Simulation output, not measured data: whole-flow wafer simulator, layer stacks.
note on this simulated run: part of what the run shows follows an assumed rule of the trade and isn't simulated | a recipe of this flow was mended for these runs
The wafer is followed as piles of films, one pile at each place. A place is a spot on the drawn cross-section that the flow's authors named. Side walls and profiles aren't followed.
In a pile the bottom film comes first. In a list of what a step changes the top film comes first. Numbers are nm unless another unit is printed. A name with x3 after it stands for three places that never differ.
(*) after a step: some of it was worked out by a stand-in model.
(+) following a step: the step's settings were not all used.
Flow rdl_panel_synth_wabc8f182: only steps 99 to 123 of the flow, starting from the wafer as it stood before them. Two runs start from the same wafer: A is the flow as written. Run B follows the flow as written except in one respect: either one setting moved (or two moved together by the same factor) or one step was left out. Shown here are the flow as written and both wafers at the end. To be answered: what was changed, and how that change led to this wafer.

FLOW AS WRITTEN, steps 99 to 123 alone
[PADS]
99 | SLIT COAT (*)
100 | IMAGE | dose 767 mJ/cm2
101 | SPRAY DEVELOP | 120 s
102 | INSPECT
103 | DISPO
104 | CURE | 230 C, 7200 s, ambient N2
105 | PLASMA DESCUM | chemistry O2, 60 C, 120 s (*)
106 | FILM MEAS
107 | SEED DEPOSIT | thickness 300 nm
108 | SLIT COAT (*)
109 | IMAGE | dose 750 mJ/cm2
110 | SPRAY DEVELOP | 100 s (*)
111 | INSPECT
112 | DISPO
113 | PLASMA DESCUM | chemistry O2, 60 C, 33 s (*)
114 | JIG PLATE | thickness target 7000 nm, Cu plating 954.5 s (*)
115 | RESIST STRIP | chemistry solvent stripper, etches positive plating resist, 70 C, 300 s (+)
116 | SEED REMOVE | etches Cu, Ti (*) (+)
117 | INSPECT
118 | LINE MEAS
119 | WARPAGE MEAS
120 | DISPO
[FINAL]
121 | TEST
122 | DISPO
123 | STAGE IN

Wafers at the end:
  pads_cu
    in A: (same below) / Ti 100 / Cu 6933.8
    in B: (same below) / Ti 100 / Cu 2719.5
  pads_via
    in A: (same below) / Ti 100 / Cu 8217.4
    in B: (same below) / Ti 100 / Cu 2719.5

What caused this: step 114, JIG PLATE: Cu plating 381.8 s was run, whereas the flow has Cu plating 954.5 s.

The path from the change to this, step by step:
  114 | JIG PLATE | thickness target 7000 nm, Cu plating 954.5 s (*)
      pads_cu, pads_land: A +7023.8 Cu | B +2809.5 Cu
      pads_via: A +8307.4 Cu | B +2809.5 Cu
